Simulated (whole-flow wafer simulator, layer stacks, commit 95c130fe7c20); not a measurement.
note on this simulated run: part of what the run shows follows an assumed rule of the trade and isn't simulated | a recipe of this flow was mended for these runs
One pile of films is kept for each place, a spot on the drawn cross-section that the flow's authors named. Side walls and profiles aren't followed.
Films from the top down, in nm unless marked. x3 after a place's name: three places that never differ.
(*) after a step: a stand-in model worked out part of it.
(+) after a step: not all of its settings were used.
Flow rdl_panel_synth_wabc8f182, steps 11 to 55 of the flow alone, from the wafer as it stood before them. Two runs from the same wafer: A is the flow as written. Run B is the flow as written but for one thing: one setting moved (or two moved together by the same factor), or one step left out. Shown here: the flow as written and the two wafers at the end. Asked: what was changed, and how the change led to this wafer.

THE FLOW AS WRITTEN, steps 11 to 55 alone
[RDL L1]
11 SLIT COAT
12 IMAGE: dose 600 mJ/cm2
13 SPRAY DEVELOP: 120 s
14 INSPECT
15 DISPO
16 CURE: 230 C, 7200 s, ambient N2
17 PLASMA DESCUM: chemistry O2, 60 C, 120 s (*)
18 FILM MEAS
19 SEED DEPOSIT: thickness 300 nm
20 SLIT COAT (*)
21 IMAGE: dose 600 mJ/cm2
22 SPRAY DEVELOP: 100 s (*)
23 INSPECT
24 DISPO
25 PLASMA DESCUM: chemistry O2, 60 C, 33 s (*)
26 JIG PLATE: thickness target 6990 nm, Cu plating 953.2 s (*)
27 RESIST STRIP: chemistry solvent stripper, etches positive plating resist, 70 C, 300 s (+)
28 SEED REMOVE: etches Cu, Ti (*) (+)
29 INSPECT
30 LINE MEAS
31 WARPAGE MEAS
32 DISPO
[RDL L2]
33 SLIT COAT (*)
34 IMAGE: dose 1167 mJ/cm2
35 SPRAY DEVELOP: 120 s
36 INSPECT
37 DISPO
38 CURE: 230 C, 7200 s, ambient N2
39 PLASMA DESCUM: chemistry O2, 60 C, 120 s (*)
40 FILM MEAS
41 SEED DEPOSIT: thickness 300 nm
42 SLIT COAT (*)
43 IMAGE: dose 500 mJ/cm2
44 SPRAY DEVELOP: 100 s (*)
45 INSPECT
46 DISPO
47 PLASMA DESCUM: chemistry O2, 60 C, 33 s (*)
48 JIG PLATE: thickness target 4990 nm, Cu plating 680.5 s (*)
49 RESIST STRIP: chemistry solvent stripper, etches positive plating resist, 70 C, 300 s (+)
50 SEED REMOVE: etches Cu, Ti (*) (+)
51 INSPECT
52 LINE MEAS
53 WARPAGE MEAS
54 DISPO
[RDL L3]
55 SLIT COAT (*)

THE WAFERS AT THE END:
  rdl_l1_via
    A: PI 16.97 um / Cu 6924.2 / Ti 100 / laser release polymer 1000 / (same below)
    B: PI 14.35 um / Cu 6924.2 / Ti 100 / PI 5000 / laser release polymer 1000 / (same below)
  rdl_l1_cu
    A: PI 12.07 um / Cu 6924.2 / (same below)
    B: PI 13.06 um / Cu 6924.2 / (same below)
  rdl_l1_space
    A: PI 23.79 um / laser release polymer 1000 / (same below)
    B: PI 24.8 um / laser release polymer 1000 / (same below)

The cause: step 13, SPRAY DEVELOP: 120 s, was left out.

How the change led to this, step by step:
  20 SLIT COAT (*)
      rdl_l1_cu: A ILINE-POS-THICK-GRADE-A +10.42 um (new film) | B ILINE-POS-THICK-GRADE-A +12 um (new film)
      rdl_l1_space: A ILINE-POS-THICK-GRADE-A +10.94 um (new film) | B ILINE-POS-THICK-GRADE-A +12 um (new film)
      (and at 1 more place)
  22 SPRAY DEVELOP: 100 s (*)
      rdl_l1_cu: A ILINE-POS-THICK-GRADE-A -10.42 um (all of it) | B ILINE-POS-THICK-GRADE-A -12 um (all of it)
      rdl_l1_via: A ILINE-POS-THICK-GRADE-A -13.83 um (all of it) | B ILINE-POS-THICK-GRADE-A -12 um (all of it)
  27 RESIST STRIP: chemistry solvent stripper, etches positive plating resist, 70 C, 300 s (+)
      rdl_l1_space: A ILINE-POS-THICK-GRADE-A -10.91 um (all of it) | B ILINE-POS-THICK-GRADE-A -11.97 um (all of it)
  33 SLIT COAT (*)
      rdl_l1_cu: A PI +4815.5 (new film) | B PI +5406.8 (new film)
      rdl_l1_space: A PI +10.38 um | B PI +10.99 um
      (and at 1 more place)
  42 SLIT COAT (*)
      rdl_l1_via: A ILINE-POS-THICK-GRADE-A +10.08 um (new film) | B ILINE-POS-THICK-GRADE-A +9151.1 (new film)
      rdl_l1_cu: A ILINE-POS-THICK-GRADE-A +9269.6 (new film) | B ILINE-POS-THICK-GRADE-A +9750.6 (new film)
      (and at 1 more place)
  49 RESIST STRIP: chemistry solvent stripper, etches positive plating resist, 70 C, 300 s (+)
      rdl_l1_via: A ILINE-POS-THICK-GRADE-A -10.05 um (all of it) | B ILINE-POS-THICK-GRADE-A -9121.4 (all of it)
      rdl_l1_cu: A ILINE-POS-THICK-GRADE-A -9239.9 (all of it) | B ILINE-POS-THICK-GRADE-A -9720.9 (all of it)
      (and at 1 more place)
  55 SLIT COAT (*)
      rdl_l1_cu: A PI +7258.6 | B PI +7654.9
      rdl_l1_space: A PI +8409.5 | B PI +8803.7
      (and at 1 more place)
